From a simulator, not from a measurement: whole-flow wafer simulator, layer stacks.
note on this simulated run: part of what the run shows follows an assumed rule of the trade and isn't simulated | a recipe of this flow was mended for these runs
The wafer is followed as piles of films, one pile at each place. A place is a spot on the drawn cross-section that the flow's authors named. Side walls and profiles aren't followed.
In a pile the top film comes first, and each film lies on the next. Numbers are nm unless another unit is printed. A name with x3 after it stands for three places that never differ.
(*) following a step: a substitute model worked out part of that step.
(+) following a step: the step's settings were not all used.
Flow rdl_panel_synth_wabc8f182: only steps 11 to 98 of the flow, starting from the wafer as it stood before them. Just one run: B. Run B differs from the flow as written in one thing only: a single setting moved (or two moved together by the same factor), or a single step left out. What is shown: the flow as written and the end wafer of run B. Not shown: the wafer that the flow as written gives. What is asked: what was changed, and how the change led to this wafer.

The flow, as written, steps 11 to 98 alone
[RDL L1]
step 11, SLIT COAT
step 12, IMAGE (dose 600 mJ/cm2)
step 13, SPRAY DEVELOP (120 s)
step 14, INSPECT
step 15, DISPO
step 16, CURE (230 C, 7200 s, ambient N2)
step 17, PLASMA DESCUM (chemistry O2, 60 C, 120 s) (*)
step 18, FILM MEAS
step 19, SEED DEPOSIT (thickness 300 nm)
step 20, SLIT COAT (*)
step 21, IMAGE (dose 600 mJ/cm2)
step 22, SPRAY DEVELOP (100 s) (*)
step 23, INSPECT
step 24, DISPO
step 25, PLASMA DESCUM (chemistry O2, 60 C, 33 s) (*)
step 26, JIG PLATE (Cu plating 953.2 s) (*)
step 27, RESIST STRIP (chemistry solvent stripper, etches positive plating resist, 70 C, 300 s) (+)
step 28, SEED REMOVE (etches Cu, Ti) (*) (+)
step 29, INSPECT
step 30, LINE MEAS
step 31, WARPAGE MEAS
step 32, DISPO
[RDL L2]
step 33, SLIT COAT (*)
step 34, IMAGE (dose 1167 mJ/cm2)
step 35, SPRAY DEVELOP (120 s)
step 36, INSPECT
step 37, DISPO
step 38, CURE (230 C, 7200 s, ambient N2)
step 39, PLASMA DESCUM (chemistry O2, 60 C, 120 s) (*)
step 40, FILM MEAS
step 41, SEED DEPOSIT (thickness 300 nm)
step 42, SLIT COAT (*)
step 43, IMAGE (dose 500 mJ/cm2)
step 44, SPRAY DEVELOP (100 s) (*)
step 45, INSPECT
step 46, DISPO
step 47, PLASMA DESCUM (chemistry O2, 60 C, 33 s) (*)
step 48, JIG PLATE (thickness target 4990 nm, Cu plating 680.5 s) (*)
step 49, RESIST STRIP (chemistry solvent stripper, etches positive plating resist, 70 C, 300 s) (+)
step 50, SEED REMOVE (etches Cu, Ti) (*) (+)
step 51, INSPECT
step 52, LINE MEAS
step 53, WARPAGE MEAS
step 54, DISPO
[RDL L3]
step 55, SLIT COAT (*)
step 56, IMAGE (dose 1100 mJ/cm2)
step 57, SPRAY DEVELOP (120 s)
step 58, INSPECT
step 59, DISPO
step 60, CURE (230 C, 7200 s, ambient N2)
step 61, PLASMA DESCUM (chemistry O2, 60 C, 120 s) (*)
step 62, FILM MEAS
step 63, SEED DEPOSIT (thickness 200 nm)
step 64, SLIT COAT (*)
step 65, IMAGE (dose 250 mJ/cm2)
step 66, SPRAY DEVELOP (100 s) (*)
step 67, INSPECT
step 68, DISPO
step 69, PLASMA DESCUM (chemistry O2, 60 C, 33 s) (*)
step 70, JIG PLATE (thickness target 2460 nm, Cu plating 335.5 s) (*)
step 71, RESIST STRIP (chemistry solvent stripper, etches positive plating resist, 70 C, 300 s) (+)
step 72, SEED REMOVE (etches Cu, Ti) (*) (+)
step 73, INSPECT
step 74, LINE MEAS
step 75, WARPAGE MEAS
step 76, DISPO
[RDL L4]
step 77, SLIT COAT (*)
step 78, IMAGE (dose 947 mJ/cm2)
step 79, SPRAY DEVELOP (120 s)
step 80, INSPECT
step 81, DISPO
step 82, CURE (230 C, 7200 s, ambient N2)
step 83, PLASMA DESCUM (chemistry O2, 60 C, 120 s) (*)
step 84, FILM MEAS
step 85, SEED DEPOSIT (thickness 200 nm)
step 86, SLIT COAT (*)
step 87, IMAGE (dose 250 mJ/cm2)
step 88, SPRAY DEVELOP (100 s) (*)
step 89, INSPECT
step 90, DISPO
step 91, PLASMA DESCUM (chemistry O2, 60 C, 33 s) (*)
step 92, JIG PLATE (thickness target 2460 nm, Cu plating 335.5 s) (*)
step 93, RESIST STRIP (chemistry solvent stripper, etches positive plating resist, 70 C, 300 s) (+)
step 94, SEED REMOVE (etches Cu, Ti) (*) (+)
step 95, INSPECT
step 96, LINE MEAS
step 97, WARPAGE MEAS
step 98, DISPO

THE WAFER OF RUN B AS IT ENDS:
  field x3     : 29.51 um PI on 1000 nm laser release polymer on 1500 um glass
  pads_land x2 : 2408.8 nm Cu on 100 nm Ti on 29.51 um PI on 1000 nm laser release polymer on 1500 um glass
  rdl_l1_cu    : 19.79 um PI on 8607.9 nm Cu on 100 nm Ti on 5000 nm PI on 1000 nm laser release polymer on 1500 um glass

Cause: step 26, JIG PLATE: Cu plating 1182 s was run, though the flow has Cu plating 953.2 s.

Step by step, how the change led to this:
  step 26, JIG PLATE (Cu plating 953.2 s) (*)
      rdl_l1_cu, rdl_l1_via, rdl_l1_rim, rdl_l2_land, rdl_l2_via: Cu gains 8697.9 (in the flow as written it would be: Cu gains 7014.2)
  step 33, SLIT COAT (*)
      rdl_l2_cu, rdl_l2_space: PI gains 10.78 um (in the flow as written it would be: PI gains 9908.1)
      field x3, rdl_l3_cu, rdl_l3_space and 9 more: PI gains 8459.9 (in the flow as written it would be: PI gains 8062.5)
      (also at 4 further places)
  step 42, SLIT COAT (*)
      rdl_l1_via: ILINE-POS-THICK-GRADE-A gains 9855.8 (new film) (in the flow as written it would be: ILINE-POS-THICK-GRADE-A gains 10.08 um (new film))
      rdl_l2_cu, rdl_l2_space: ILINE-POS-THICK-GRADE-A gains 10.32 um (new film) (in the flow as written it would be: ILINE-POS-THICK-GRADE-A gains 10.13 um (new film))
      (also at 3 further places)
  step 44, SPRAY DEVELOP (100 s) (*)
      rdl_l2_cu: ILINE-POS-THICK-GRADE-A loses 10.32 um (all of it) (in the flow as written it would be: ILINE-POS-THICK-GRADE-A loses 10.13 um (all of it))
      rdl_l2_land: ILINE-POS-THICK-GRADE-A loses 6922.9 (all of it) (in the flow as written it would be: ILINE-POS-THICK-GRADE-A loses 7139.5 (all of it))
      (also at 1 further place)
  step 49, RESIST STRIP (chemistry solvent stripper, etches positive plating resist, 70 C, 300 s) (+)
      rdl_l1_via: ILINE-POS-THICK-GRADE-A loses 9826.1 (all of it) (in the flow as written it would be: ILINE-POS-THICK-GRADE-A loses 10.05 um (all of it))
      rdl_l1_space: ILINE-POS-THICK-GRADE-A loses 10.7 um (all of it) (in the flow as written it would be: ILINE-POS-THICK-GRADE-A loses 10.49 um (all of it))
      (also at 1 further place)
  step 55, SLIT COAT (*)
      rdl_l1_space: PI gains 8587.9 (in the flow as written it would be: PI gains 8409.5)
      rdl_l1_via: PI gains 7821.2 (in the flow as written it would be: PI gains 8010.4)
      (also at 4 further places)
  step 64, SLIT COAT (*)
      rdl_l1_via: ILINE-POS-THICK-GRADE-A gains 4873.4 (new film) (in the flow as written it would be: ILINE-POS-THICK-GRADE-A gains 4989.6 (new film))
      rdl_l2_land: ILINE-POS-THICK-GRADE-A gains 4063.3 (new film) (in the flow as written it would be: ILINE-POS-THICK-GRADE-A gains 4157.2 (new film))
      (also at 1 further place)
  step 71, RESIST STRIP (chemistry solvent stripper, etches positive plating resist, 70 C, 300 s) (+)
      rdl_l1_via: ILINE-POS-THICK-GRADE-A loses 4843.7 (all of it) (in the flow as written it would be: ILINE-POS-THICK-GRADE-A loses 4959.9 (all of it))
      rdl_l2_land: ILINE-POS-THICK-GRADE-A loses 4033.6 (all of it) (in the flow as written it would be: ILINE-POS-THICK-GRADE-A loses 4127.5 (all of it))
      (also at 1 further place)
